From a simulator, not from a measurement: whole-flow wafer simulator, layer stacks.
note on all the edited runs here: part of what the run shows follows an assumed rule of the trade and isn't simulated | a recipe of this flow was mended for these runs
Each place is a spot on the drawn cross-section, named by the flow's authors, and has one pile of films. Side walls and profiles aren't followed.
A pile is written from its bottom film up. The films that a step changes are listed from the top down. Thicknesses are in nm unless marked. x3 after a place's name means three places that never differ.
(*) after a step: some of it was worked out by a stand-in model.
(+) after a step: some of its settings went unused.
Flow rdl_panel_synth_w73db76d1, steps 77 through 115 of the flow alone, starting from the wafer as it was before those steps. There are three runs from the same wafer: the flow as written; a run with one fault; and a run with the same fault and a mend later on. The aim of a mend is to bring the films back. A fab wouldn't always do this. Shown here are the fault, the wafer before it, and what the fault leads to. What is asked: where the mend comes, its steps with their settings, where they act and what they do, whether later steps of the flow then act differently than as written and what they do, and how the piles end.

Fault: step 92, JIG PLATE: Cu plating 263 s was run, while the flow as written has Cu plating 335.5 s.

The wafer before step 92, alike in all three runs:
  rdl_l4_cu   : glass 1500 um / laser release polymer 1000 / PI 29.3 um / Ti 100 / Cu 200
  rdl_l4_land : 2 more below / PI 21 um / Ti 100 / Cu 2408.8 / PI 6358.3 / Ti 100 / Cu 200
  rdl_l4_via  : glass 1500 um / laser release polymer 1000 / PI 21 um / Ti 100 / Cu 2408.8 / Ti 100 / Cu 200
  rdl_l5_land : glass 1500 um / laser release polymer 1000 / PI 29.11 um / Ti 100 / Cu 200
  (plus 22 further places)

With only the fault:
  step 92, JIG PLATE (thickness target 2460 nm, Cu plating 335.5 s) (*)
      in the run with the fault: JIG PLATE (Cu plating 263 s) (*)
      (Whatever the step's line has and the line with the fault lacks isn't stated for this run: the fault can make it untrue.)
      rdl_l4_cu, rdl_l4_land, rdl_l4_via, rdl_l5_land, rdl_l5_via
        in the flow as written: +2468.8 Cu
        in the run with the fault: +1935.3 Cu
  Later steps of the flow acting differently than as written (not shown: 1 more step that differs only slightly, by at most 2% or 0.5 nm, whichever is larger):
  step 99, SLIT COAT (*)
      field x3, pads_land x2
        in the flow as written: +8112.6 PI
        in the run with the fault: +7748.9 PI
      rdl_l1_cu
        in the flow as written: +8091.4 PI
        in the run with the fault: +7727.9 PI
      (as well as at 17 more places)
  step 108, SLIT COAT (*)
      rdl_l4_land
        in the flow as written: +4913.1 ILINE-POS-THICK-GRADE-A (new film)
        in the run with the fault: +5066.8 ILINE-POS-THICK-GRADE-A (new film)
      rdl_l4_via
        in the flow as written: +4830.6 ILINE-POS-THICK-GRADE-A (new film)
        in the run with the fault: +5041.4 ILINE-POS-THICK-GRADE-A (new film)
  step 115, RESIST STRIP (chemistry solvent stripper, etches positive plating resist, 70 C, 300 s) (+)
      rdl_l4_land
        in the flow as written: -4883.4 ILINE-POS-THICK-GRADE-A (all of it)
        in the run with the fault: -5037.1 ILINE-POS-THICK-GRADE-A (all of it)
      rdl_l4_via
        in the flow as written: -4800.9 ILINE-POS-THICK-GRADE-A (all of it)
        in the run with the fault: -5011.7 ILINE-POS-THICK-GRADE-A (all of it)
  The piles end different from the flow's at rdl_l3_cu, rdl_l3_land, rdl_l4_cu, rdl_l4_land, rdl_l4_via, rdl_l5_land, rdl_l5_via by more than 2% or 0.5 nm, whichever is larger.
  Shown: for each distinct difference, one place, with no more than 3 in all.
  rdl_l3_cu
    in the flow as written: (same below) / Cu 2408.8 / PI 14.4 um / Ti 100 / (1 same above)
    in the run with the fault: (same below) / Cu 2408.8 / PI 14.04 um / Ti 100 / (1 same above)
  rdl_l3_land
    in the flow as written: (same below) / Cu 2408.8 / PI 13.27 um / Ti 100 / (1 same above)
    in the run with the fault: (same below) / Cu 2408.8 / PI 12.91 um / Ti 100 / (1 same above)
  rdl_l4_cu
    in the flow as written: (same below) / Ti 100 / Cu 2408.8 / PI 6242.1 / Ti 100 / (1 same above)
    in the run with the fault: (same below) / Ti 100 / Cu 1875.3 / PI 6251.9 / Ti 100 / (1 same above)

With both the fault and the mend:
  The mend follows step 92.
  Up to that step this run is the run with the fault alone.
  step 92a, JIG PLATE (Cu plating 72.47 s) (*) (a further turn of the flow's step 92, with different settings)
      rdl_l4_cu, rdl_l4_land, rdl_l4_via, rdl_l5_land, rdl_l5_via
        +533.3 Cu
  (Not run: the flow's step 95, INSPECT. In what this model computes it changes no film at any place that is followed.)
  Every later step of the flow that is run acts as written, at every place that is followed, to within 2% or 0.5 nm, whichever is larger.
  At the end the piles are close to the flow's at the places that both follow, differing by at most 2% or 0.5 nm, whichever is larger.
